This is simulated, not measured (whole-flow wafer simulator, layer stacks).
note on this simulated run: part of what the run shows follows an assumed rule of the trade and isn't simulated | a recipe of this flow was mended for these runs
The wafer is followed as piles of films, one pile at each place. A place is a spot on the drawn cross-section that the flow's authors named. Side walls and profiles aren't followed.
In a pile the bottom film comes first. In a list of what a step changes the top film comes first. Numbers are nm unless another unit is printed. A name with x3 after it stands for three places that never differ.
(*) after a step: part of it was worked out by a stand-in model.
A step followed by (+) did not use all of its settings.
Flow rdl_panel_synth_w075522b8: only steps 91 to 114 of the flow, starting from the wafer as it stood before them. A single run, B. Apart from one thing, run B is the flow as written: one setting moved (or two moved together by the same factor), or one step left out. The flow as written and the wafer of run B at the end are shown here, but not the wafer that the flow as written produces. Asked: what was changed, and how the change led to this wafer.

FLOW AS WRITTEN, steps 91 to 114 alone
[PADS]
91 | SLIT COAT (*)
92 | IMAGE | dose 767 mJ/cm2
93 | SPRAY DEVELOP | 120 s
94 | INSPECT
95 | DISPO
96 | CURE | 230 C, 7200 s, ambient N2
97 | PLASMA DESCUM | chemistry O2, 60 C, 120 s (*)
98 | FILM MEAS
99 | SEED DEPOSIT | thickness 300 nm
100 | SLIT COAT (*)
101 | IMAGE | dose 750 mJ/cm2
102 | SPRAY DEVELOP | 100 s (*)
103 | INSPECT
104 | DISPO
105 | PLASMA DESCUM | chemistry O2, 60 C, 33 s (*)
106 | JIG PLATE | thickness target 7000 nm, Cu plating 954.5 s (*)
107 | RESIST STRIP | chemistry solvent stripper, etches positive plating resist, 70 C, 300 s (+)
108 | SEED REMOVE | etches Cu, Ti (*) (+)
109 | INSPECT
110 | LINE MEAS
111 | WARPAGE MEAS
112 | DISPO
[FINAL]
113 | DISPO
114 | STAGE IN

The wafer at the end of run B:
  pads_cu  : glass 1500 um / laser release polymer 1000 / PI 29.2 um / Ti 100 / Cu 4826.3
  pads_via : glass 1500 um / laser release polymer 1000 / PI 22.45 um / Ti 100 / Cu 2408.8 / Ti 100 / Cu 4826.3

What caused this: step 106, JIG PLATE: Cu plating 668.1 s was run, while the flow as written has Cu plating 954.5 s.

Step by step, how the change led to this:
  106 | JIG PLATE | thickness target 7000 nm, Cu plating 954.5 s (*)
      pads_cu, pads_land: +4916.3 Cu (as written it would have been: +7023.8 Cu)
      pads_via: +4916.3 Cu (as written it would have been: +8307.4 Cu)
